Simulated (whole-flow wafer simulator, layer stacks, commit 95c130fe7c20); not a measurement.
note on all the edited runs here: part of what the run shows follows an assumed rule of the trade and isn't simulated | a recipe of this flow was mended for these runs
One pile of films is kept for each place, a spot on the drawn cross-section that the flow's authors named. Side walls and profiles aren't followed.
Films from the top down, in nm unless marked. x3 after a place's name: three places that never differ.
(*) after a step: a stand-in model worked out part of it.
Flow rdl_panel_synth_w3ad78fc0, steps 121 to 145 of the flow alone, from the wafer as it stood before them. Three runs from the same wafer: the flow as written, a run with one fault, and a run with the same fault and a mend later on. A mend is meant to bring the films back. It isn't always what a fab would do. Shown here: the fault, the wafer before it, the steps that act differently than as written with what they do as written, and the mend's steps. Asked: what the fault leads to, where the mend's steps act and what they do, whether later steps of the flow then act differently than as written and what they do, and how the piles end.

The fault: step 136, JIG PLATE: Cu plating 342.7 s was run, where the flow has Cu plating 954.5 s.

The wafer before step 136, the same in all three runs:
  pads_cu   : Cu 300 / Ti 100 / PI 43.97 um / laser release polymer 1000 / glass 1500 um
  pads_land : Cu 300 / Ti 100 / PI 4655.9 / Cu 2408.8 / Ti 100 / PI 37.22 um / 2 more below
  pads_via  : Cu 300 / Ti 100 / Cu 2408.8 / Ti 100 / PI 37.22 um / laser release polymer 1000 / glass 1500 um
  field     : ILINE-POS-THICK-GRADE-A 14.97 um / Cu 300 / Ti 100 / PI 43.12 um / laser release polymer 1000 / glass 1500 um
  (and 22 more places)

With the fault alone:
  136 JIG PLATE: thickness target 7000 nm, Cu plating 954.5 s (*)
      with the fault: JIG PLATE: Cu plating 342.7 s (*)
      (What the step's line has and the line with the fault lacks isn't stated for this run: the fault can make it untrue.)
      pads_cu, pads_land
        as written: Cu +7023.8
        with the fault: Cu +2521.8
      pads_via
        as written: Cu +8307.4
        with the fault: Cu +2521.8
  No later step of the flow acts differently than as written at any place that is followed.
  At the end the piles differ from the flow's by more than 2% or 0.5 nm, whichever is larger, at pads_cu, pads_land, pads_via.
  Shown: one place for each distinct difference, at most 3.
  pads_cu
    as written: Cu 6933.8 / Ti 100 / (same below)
    with the fault: Cu 2431.8 / Ti 100 / (same below)
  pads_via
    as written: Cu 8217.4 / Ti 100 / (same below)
    with the fault: Cu 2431.8 / Ti 100 / (same below)

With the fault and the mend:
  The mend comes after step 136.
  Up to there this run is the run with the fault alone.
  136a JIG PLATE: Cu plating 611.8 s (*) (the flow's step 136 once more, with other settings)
      pads_cu, pads_land
        Cu +4502
      pads_via
        Cu +5785.6
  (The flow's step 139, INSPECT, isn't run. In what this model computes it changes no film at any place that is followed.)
  No later step of the flow acts differently than as written at any place that is followed.
  At the end the piles are the same as the flow's at every place that both follow.
